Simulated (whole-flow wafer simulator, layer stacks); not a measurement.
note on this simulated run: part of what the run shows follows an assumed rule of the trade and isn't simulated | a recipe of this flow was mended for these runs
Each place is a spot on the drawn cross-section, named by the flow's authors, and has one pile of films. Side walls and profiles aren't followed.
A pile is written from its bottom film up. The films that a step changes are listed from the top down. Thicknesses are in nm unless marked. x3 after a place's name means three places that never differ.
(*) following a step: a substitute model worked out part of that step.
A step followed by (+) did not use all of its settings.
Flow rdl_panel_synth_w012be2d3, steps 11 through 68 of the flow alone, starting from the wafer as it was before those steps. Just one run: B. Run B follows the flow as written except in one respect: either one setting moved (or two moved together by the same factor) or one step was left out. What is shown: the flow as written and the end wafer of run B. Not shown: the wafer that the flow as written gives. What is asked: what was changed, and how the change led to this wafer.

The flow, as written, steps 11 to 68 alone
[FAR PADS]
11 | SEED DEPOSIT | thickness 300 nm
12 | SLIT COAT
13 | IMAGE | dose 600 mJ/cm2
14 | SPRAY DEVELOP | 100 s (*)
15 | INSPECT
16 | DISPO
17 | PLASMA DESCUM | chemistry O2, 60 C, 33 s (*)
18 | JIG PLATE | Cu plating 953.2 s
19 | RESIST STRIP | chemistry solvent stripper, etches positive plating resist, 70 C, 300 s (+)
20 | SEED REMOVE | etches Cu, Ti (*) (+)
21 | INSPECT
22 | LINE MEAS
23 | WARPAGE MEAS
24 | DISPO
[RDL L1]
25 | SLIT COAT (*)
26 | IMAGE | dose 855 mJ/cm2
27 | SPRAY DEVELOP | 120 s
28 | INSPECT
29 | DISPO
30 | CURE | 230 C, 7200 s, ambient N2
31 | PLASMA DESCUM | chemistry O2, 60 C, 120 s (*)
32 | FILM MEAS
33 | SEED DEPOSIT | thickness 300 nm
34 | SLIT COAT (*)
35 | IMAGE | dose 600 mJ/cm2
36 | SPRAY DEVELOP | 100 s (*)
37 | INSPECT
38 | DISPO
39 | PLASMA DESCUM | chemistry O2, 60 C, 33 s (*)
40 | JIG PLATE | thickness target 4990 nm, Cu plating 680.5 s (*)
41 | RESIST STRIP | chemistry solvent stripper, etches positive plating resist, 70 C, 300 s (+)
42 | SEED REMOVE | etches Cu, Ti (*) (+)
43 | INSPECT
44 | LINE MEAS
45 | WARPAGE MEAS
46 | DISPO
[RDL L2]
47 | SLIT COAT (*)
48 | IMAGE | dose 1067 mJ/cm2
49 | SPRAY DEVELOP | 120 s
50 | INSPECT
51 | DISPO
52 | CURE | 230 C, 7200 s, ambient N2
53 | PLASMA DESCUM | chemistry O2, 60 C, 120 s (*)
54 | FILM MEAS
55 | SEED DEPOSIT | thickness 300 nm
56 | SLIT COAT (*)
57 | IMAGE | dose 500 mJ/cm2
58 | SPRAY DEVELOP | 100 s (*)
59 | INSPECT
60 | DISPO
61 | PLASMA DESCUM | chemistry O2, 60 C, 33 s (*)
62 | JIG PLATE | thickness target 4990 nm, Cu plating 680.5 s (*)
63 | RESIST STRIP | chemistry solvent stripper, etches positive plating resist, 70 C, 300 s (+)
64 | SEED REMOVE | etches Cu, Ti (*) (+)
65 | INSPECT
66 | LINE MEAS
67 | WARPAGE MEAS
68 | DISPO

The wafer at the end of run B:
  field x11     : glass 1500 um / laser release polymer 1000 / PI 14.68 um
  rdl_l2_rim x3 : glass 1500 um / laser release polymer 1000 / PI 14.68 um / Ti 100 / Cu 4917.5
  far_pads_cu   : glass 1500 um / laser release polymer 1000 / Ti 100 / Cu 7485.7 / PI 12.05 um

The reason: step 18, JIG PLATE: Cu plating 1030 s was run, while the flow as written has Cu plating 953.2 s.

The path from the change to this, step by step:
  18 | JIG PLATE | Cu plating 953.2 s
      far_pads_cu, rdl_l1_land, rdl_l1_via: +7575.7 Cu (as written it would have been: +7014.2 Cu)
  25 | SLIT COAT (*)
      field x11, rdl_l2_cu, rdl_l2_space, rdl_l1_rim, rdl_l2_land, rdl_l2_via, rdl_l2_rim x3: +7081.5 PI (new film) (as written it would have been: +6915.1 PI (new film))
      rdl_l1_cu: +7556.3 PI (new film) (as written it would have been: +7354.5 PI (new film))
      (also at 1 further place)
  34 | SLIT COAT (*)
      far_pads_cu: +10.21 um ILINE-POS-THICK-GRADE-A (new film) (as written it would have been: +10.3 um ILINE-POS-THICK-GRADE-A (new film))
      rdl_l1_cu: +12.42 um ILINE-POS-THICK-GRADE-A (new film) (as written it would have been: +12.38 um ILINE-POS-THICK-GRADE-A (new film))
      (also at 2 further places)
  36 | SPRAY DEVELOP | 100 s (*)
      rdl_l1_cu: -12.42 um ILINE-POS-THICK-GRADE-A (all of it) (as written it would have been: -12.38 um ILINE-POS-THICK-GRADE-A (all of it))
      rdl_l1_via: -13.22 um ILINE-POS-THICK-GRADE-A (all of it) (as written it would have been: -13.33 um ILINE-POS-THICK-GRADE-A (all of it))
  41 | RESIST STRIP | chemistry solvent stripper, etches positive plating resist, 70 C, 300 s (+)
      far_pads_cu: -10.18 um ILINE-POS-THICK-GRADE-A (all of it) (as written it would have been: -10.27 um ILINE-POS-THICK-GRADE-A (all of it))
      rdl_l1_space: -12.4 um ILINE-POS-THICK-GRADE-A (all of it) (as written it would have been: -12.36 um ILINE-POS-THICK-GRADE-A (all of it))
  47 | SLIT COAT (*)
      rdl_l1_space: +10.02 um PI (as written it would have been: +9924.5 PI)
  56 | SLIT COAT (*)
      rdl_l1_cu: +10.1 um ILINE-POS-THICK-GRADE-A (new film) (as written it would have been: +10.04 um ILINE-POS-THICK-GRADE-A (new film))
      rdl_l1_space: +11.08 um ILINE-POS-THICK-GRADE-A (new film) (as written it would have been: +11.02 um ILINE-POS-THICK-GRADE-A (new film))
  63 | RESIST STRIP | chemistry solvent stripper, etches positive plating resist, 70 C, 300 s (+)
      rdl_l1_cu: -10.07 um ILINE-POS-THICK-GRADE-A (all of it) (as written it would have been: -10.01 um ILINE-POS-THICK-GRADE-A (all of it))
      rdl_l1_space: -11.05 um ILINE-POS-THICK-GRADE-A (all of it) (as written it would have been: -10.99 um ILINE-POS-THICK-GRADE-A (all of it))
